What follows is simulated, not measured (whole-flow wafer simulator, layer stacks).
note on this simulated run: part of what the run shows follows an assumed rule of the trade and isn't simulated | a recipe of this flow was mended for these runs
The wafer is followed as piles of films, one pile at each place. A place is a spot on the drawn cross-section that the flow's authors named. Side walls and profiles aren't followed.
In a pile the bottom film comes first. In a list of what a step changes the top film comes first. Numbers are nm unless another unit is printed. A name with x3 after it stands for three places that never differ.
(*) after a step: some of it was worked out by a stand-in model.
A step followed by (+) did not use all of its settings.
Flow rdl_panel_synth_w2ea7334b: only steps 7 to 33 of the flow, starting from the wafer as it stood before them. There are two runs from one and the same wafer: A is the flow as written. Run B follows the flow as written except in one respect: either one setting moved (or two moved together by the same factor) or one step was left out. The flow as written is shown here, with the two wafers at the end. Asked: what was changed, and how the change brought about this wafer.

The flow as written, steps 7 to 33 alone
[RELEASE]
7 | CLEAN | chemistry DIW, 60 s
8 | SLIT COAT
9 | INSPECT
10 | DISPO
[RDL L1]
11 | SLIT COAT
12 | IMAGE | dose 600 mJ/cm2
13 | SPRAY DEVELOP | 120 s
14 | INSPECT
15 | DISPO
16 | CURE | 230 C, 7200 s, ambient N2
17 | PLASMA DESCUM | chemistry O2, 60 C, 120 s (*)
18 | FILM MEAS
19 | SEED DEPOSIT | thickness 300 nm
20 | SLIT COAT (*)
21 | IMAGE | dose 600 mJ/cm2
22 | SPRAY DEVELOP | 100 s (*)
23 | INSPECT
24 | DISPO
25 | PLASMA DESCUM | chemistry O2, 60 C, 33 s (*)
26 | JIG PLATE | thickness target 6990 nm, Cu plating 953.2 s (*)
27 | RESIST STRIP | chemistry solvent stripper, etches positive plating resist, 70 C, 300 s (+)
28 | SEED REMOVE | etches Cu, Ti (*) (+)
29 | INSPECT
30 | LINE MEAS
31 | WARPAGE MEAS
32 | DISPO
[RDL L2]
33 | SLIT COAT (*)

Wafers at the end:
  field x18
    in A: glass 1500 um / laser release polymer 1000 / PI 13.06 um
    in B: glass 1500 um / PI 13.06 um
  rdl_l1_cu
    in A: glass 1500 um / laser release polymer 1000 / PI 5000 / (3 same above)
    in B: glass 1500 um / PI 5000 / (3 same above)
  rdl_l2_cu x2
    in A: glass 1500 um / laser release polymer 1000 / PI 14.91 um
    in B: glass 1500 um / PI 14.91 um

The reason: step 8, SLIT COAT, was omitted.

The path from the change to this, step by step:
  (no step that both runs have acts differently)
